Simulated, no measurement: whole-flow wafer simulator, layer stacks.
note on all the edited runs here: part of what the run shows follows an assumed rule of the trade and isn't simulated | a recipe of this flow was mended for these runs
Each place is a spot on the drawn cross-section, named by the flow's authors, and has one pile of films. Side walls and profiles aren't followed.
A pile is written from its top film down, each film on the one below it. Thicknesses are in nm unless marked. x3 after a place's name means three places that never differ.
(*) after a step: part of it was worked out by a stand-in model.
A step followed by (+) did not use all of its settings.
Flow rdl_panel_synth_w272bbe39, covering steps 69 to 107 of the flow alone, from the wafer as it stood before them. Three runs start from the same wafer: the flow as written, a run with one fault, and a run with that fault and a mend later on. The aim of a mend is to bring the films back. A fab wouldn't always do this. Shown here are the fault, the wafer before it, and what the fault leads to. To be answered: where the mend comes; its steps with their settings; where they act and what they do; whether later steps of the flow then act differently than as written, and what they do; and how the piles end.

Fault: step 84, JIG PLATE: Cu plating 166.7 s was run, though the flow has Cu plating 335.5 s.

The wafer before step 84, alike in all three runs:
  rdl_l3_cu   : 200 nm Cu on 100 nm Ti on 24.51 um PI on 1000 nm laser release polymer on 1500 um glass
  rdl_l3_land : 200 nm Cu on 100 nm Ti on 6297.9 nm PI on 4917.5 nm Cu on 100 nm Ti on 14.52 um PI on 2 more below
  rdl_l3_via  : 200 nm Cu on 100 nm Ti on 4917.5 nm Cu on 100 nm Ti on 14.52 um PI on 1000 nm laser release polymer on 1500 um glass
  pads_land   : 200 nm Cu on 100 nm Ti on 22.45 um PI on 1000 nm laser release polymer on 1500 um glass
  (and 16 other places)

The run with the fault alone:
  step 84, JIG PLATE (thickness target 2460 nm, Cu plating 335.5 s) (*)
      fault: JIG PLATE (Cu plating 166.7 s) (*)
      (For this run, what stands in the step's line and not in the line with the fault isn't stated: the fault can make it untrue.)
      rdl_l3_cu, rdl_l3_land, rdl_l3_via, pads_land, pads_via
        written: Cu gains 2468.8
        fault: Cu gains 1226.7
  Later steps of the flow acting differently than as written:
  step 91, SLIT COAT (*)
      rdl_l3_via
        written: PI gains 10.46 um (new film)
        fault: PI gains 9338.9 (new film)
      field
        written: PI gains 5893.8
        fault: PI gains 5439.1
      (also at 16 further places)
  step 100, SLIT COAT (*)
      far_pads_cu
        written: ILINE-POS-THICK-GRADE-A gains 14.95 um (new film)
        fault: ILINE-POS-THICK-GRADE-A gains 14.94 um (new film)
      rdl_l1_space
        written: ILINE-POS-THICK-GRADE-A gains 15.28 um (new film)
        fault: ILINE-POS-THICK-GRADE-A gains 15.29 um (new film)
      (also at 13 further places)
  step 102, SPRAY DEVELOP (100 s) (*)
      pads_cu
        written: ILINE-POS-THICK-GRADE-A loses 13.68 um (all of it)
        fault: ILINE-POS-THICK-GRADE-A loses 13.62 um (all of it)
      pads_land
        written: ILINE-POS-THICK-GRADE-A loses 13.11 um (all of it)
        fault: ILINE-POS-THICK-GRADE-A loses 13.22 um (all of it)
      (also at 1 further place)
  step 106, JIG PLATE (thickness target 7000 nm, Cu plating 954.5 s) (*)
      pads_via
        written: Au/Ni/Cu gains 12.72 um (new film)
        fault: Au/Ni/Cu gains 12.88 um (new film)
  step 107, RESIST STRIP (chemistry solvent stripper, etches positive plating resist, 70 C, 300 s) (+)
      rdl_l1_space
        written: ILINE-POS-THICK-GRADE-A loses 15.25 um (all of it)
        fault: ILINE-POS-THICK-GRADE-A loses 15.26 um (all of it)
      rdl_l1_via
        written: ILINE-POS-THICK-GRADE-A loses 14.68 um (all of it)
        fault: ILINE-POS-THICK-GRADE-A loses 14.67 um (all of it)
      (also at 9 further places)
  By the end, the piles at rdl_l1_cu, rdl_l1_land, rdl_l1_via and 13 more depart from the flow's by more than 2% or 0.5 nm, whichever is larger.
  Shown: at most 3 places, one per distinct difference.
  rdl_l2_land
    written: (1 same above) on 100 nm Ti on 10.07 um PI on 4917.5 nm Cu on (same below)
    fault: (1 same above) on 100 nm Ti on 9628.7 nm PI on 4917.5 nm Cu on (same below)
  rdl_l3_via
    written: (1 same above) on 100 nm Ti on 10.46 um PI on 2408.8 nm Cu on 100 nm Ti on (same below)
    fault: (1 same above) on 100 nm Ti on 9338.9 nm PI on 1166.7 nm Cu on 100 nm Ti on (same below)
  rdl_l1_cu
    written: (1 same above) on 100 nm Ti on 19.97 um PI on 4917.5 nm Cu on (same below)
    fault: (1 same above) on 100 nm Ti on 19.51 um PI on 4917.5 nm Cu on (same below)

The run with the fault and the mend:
  After step 84 comes the mend.
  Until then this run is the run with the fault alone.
  step 84a, JIG PLATE (Cu plating 168.8 s) (*) (a further turn of the flow's step 84, with different settings)
      rdl_l3_cu, rdl_l3_land, rdl_l3_via, pads_land, pads_via
        Cu gains 1242.1
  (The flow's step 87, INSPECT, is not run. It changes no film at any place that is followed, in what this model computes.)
  None of the later steps of the flow acts differently than as written at any place that is followed.
  At every place that both follow, the piles at the end match the flow's.
